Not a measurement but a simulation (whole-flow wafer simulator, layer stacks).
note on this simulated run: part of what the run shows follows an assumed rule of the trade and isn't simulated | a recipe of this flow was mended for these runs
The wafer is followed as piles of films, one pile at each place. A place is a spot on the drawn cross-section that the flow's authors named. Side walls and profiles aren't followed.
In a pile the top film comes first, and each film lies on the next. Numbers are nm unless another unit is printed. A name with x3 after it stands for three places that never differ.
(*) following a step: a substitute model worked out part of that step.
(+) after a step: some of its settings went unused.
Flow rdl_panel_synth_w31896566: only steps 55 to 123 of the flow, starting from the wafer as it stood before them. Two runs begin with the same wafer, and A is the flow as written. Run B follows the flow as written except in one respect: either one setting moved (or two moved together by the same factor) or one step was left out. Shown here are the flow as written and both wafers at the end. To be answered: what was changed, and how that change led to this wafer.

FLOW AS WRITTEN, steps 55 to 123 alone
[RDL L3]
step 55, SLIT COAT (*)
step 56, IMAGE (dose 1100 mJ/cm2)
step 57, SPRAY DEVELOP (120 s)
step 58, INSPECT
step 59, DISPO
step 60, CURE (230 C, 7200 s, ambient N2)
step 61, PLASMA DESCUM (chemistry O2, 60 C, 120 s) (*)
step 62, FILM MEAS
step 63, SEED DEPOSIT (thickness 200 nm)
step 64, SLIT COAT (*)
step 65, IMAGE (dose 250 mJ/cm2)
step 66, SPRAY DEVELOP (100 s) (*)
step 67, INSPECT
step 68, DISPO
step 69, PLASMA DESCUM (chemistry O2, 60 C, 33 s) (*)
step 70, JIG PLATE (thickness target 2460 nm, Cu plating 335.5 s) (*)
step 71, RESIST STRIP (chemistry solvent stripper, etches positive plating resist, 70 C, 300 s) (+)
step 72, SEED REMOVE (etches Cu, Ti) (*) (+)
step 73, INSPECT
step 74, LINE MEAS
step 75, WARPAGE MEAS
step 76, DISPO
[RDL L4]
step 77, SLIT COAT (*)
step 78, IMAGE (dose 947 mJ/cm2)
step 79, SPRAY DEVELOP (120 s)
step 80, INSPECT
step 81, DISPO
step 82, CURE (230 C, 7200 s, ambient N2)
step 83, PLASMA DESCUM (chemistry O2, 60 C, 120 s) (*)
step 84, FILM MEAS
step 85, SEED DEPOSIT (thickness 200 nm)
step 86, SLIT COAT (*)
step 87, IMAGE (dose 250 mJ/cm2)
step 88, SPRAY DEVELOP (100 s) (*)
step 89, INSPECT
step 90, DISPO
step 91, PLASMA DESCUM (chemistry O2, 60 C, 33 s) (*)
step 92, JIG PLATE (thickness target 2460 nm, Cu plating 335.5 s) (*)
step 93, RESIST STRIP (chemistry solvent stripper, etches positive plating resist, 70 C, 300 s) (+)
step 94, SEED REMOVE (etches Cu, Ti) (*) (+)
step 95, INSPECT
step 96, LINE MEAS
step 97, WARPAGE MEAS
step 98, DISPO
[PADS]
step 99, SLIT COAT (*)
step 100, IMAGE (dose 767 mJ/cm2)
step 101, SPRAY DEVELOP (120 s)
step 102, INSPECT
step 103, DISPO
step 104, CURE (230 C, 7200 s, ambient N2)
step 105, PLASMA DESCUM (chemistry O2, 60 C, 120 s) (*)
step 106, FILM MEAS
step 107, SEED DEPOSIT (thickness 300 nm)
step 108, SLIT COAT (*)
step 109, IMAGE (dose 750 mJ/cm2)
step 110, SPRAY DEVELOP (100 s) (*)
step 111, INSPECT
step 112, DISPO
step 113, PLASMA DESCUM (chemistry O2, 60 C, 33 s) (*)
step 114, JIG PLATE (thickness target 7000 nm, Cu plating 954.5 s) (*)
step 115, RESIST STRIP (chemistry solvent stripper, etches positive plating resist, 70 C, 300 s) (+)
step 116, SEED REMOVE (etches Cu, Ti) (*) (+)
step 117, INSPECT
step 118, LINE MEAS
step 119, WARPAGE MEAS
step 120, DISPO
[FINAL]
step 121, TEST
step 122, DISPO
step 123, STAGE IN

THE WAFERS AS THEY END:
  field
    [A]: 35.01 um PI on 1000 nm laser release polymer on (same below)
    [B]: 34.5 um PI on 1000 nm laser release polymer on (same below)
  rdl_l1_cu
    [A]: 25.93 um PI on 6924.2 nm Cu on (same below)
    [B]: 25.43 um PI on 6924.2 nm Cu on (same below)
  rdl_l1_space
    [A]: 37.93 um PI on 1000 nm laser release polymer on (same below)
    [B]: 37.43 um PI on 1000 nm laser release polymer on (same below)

Cause: step 70, JIG PLATE: Cu plating 234.8 s was run, though the flow has Cu plating 335.5 s.

Step by step, how the change led to this:
  step 70, JIG PLATE (thickness target 2460 nm, Cu plating 335.5 s) (*)
      rdl_l3_cu, rdl_l3_land, rdl_l3_via, rdl_l4_land, rdl_l4_via: A +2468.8 Cu | B +1727.8 Cu
  step 77, SLIT COAT (*)
      field, pads_cu, pads_space, pads_land, pads_via: A +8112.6 PI | B +7610.3 PI
      rdl_l1_cu: A +7979.2 PI | B +7479.6 PI
      (also at 13 further places)
  step 86, SLIT COAT (*)
      rdl_l3_land: A +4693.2 ILINE-POS-THICK-GRADE-A (new film) | B +4904 ILINE-POS-THICK-GRADE-A (new film)
      rdl_l3_via: A +4627.8 ILINE-POS-THICK-GRADE-A (new film) | B +4910.2 ILINE-POS-THICK-GRADE-A (new film)
      (also at 1 further place)
  step 88, SPRAY DEVELOP (100 s) (*)
      rdl_l4_land: A -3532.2 ILINE-POS-THICK-GRADE-A (all of it) | B -3606.1 ILINE-POS-THICK-GRADE-A (all of it)
  step 93, RESIST STRIP (chemistry solvent stripper, etches positive plating resist, 70 C, 300 s) (+)
      rdl_l3_land: A -4663.5 ILINE-POS-THICK-GRADE-A (all of it) | B -4874.3 ILINE-POS-THICK-GRADE-A (all of it)
      rdl_l3_via: A -4598.1 ILINE-POS-THICK-GRADE-A (all of it) | B -4880.5 ILINE-POS-THICK-GRADE-A (all of it)
  step 99, SLIT COAT (*)
      rdl_l3_land: A +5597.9 PI | B +5801.3 PI
      rdl_l3_via: A +5534.5 PI | B +5808.9 PI
      (also at 1 further place)
  step 108, SLIT COAT (*)
      rdl_l3_cu: A +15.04 um ILINE-POS-THICK-GRADE-A (new film) | B +15.01 um ILINE-POS-THICK-GRADE-A (new film)
      rdl_l3_space: A +15.03 um ILINE-POS-THICK-GRADE-A (new film) | B +15.01 um ILINE-POS-THICK-GRADE-A (new film)
      (also at 7 further places)
  step 115, RESIST STRIP (chemistry solvent stripper, etches positive plating resist, 70 C, 300 s) (+)
      rdl_l1_space: A -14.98 um ILINE-POS-THICK-GRADE-A (all of it) | B -14.99 um ILINE-POS-THICK-GRADE-A (all of it)
      rdl_l3_cu: A -15.01 um ILINE-POS-THICK-GRADE-A (all of it) | B -14.98 um ILINE-POS-THICK-GRADE-A (all of it)
      (also at 8 further places)
